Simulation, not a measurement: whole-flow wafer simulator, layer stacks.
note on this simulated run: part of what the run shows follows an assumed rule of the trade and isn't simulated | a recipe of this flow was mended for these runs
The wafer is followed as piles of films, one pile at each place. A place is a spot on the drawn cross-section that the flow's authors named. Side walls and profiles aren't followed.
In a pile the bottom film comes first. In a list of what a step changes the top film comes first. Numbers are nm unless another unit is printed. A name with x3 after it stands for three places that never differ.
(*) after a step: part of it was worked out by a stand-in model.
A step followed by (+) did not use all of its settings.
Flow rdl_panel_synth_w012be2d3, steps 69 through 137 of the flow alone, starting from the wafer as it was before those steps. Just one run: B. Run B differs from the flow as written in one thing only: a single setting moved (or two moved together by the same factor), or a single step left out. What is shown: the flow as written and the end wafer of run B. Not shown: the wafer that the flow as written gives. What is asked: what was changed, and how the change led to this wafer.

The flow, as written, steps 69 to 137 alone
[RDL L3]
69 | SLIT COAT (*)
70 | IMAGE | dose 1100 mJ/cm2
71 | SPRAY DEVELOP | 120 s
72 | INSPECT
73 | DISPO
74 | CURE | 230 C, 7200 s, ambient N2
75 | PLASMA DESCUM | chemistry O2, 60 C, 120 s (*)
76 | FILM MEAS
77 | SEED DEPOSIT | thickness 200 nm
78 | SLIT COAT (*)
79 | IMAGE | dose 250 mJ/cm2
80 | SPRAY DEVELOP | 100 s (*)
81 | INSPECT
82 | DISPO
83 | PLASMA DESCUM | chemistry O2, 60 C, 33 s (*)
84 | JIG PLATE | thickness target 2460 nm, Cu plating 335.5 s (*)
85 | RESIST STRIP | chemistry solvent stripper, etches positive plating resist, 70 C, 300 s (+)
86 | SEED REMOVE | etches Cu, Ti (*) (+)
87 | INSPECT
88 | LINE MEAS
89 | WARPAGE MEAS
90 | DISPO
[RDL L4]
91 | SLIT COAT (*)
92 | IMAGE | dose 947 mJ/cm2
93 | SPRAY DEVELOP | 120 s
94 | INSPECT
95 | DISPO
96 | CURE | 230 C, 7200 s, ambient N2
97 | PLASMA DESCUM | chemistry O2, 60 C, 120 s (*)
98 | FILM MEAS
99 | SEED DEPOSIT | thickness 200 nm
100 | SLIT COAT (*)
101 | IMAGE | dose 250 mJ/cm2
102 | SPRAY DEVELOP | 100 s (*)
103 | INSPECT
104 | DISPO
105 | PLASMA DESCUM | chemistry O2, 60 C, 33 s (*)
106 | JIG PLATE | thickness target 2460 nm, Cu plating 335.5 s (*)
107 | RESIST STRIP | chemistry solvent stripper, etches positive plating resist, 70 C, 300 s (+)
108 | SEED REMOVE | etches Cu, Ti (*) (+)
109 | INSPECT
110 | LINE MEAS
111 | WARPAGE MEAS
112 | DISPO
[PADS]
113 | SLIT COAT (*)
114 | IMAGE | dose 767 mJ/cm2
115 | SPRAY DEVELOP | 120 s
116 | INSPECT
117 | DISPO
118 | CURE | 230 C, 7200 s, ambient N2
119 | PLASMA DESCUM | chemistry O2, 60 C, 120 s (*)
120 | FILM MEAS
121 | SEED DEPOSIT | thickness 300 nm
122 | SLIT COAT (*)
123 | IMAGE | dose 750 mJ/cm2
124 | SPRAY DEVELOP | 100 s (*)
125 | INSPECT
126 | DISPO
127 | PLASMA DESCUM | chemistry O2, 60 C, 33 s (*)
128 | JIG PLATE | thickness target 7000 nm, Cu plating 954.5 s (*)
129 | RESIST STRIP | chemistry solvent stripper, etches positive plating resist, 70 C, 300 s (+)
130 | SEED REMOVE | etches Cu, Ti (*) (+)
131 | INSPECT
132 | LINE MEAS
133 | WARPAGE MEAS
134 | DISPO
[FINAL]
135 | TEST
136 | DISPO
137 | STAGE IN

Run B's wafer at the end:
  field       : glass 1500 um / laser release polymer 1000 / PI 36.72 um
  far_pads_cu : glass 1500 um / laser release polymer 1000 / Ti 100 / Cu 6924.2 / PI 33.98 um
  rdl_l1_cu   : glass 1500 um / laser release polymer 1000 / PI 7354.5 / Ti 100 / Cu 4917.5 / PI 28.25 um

What caused this: step 84, JIG PLATE: Cu plating 385.8 s was run, though the flow has Cu plating 335.5 s.

How this came from the change, step by step:
  84 | JIG PLATE | thickness target 2460 nm, Cu plating 335.5 s (*)
      rdl_l3_cu, rdl_l3_land, rdl_l3_via, rdl_l4_land, rdl_l4_via: Cu gains 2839 (it would be, as written: Cu gains 2468.8)
  91 | SLIT COAT (*)
      field, pads_cu, pads_space, pads_land, pads_via: PI gains 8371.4 (it would be, as written: PI gains 8112.6)
      far_pads_cu: PI gains 8085.9 (it would be, as written: PI gains 7829.7)
      (also at 14 further places)
  113 | SLIT COAT (*)
      rdl_l4_via: PI gains 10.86 um (new film) (it would be, as written: PI gains 10.89 um (new film))
  122 | SLIT COAT (*)
      rdl_l4_cu, rdl_l4_space: ILINE-POS-THICK-GRADE-A gains 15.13 um (new film) (it would be, as written: ILINE-POS-THICK-GRADE-A gains 15.12 um (new film))
      rdl_l3_space: ILINE-POS-THICK-GRADE-A gains 15.04 um (new film) (it would be, as written: ILINE-POS-THICK-GRADE-A gains 15.03 um (new film))
      (also at 5 further places)
  129 | RESIST STRIP | chemistry solvent stripper, etches positive plating resist, 70 C, 300 s (+)
      rdl_l4_cu, rdl_l4_space: ILINE-POS-THICK-GRADE-A loses 15.1 um (all of it) (it would be, as written: ILINE-POS-THICK-GRADE-A loses 15.09 um (all of it))
      rdl_l3_cu: ILINE-POS-THICK-GRADE-A loses 15.02 um (all of it) (it would be, as written: ILINE-POS-THICK-GRADE-A loses 15.01 um (all of it))
      (also at 6 further places)
